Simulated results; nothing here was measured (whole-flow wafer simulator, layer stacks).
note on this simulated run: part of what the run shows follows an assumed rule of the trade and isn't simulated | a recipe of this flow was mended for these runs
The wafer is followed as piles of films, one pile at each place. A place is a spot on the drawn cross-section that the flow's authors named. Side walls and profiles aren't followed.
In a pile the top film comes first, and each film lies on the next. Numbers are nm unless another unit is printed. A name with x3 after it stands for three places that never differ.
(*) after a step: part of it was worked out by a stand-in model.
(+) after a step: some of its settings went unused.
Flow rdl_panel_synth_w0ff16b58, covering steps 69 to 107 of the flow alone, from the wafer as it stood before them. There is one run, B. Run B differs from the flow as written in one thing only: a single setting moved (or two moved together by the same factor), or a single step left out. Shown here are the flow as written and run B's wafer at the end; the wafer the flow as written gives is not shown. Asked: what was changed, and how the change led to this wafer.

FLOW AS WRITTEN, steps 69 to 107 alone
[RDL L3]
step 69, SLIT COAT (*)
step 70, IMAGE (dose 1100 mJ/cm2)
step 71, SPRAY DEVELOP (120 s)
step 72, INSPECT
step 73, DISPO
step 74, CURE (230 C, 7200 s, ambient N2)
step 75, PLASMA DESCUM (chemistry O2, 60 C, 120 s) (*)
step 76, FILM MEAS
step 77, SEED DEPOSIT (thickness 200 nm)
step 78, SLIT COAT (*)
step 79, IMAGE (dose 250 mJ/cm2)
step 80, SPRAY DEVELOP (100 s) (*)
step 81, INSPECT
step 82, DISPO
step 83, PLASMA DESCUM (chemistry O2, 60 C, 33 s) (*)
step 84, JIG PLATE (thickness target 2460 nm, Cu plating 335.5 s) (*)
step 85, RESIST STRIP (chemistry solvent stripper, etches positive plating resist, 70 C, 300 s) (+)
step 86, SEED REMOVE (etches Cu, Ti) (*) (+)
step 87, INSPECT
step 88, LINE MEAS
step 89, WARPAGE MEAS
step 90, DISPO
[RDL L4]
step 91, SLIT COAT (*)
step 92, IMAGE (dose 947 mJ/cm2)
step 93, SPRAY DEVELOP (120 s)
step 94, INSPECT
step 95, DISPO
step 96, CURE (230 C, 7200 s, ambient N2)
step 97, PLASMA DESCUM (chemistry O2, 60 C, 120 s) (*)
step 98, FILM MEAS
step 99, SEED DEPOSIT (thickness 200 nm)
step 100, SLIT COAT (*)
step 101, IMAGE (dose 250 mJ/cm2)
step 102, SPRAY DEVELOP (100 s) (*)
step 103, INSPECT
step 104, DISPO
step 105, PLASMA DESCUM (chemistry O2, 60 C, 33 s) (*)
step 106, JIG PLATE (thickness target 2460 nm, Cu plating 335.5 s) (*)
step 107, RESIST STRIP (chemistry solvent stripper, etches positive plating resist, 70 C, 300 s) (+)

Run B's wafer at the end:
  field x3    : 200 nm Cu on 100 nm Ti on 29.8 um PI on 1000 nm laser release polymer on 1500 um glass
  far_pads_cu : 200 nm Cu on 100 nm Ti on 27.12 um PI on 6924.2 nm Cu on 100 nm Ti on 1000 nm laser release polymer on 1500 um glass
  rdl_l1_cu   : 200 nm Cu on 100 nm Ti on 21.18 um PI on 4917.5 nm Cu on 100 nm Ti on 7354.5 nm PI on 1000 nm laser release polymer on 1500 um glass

Cause: step 84, JIG PLATE: Cu plating 180.5 s was run, whereas the flow has Cu plating 335.5 s.

Step by step, how the change led to this:
  step 84, JIG PLATE (thickness target 2460 nm, Cu plating 335.5 s) (*)
      rdl_l3_cu, rdl_l3_land, rdl_l3_via, rdl_l4_land, rdl_l4_via: +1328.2 Cu (as written it would have been: +2468.8 Cu)
  step 91, SLIT COAT (*)
      field x3, pads_land x2: +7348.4 PI (as written it would have been: +8112.6 PI)
      far_pads_cu: +7073.4 PI (as written it would have been: +7829.7 PI)
      (also at 15 further places)
  step 100, SLIT COAT (*)
      rdl_l3_land: +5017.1 ILINE-POS-THICK-GRADE-A (new film) (as written it would have been: +4693.2 ILINE-POS-THICK-GRADE-A (new film))
      rdl_l3_via: +5075 ILINE-POS-THICK-GRADE-A (new film) (as written it would have been: +4627.8 ILINE-POS-THICK-GRADE-A (new film))
      (also at 1 further place)
  step 102, SPRAY DEVELOP (100 s) (*)
      rdl_l4_land: -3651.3 ILINE-POS-THICK-GRADE-A (all of it) (as written it would have been: -3532.2 ILINE-POS-THICK-GRADE-A (all of it))
  step 107, RESIST STRIP (chemistry solvent stripper, etches positive plating resist, 70 C, 300 s) (+)
      rdl_l3_land: -4987.4 ILINE-POS-THICK-GRADE-A (all of it) (as written it would have been: -4663.5 ILINE-POS-THICK-GRADE-A (all of it))
      rdl_l3_via: -5045.3 ILINE-POS-THICK-GRADE-A (all of it) (as written it would have been: -4598.1 ILINE-POS-THICK-GRADE-A (all of it))
